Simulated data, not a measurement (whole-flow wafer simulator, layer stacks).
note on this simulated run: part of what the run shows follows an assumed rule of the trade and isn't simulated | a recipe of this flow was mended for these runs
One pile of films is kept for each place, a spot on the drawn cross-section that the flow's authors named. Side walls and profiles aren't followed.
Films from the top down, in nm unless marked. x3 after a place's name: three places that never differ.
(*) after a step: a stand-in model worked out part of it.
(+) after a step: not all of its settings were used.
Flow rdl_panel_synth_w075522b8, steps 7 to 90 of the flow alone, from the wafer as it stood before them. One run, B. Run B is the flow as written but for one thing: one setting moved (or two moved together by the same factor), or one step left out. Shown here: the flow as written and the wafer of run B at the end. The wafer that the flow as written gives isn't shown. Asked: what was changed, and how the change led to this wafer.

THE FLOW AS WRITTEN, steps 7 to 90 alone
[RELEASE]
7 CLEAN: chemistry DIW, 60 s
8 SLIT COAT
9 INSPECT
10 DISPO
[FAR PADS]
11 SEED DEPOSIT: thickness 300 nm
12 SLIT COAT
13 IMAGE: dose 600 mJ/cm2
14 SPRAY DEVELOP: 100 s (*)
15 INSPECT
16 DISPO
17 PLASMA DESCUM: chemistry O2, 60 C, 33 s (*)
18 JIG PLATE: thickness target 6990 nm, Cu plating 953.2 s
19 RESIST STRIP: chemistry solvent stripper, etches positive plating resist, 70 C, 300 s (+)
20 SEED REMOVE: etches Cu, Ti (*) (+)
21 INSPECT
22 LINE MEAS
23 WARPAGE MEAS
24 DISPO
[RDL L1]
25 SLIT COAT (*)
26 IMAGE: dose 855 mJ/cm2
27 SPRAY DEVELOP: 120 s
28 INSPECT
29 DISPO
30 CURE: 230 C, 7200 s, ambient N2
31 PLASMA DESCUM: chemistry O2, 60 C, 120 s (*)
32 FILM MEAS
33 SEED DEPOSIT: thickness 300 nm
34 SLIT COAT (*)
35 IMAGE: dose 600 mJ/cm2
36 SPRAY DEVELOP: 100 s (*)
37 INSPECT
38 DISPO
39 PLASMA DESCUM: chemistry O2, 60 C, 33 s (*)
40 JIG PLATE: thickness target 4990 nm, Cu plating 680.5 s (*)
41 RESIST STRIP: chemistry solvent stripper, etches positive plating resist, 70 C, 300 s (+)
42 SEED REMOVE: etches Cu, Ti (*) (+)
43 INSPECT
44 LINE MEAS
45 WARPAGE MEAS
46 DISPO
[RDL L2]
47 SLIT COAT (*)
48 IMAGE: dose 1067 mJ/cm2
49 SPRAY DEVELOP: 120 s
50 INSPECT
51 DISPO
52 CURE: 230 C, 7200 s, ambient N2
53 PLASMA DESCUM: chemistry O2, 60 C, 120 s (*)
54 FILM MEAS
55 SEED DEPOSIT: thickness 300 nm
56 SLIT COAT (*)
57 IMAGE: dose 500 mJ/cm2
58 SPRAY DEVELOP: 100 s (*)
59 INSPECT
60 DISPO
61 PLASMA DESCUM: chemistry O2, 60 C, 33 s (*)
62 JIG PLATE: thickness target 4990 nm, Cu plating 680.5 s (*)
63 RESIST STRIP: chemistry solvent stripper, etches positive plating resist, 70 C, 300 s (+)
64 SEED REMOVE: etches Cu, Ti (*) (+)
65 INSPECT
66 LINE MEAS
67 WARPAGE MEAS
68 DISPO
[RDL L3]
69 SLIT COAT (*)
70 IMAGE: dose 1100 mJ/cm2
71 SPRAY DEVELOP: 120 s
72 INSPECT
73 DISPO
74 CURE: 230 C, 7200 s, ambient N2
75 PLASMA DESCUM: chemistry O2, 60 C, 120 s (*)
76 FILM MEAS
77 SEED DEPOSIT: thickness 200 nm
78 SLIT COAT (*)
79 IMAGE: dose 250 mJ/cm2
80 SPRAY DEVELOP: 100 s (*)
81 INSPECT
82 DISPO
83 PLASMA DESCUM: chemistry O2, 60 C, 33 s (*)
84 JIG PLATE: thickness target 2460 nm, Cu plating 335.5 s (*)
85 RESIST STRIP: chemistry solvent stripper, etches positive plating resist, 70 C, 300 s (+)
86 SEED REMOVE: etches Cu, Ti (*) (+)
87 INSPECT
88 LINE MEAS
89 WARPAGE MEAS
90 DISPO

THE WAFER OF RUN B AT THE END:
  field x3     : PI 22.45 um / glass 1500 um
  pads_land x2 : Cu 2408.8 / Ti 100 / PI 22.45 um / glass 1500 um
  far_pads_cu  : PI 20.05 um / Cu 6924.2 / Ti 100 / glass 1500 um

The cause: step 8, SLIT COAT, was left out.

How the change led to this, step by step:
  (no step that both runs have acts differently)
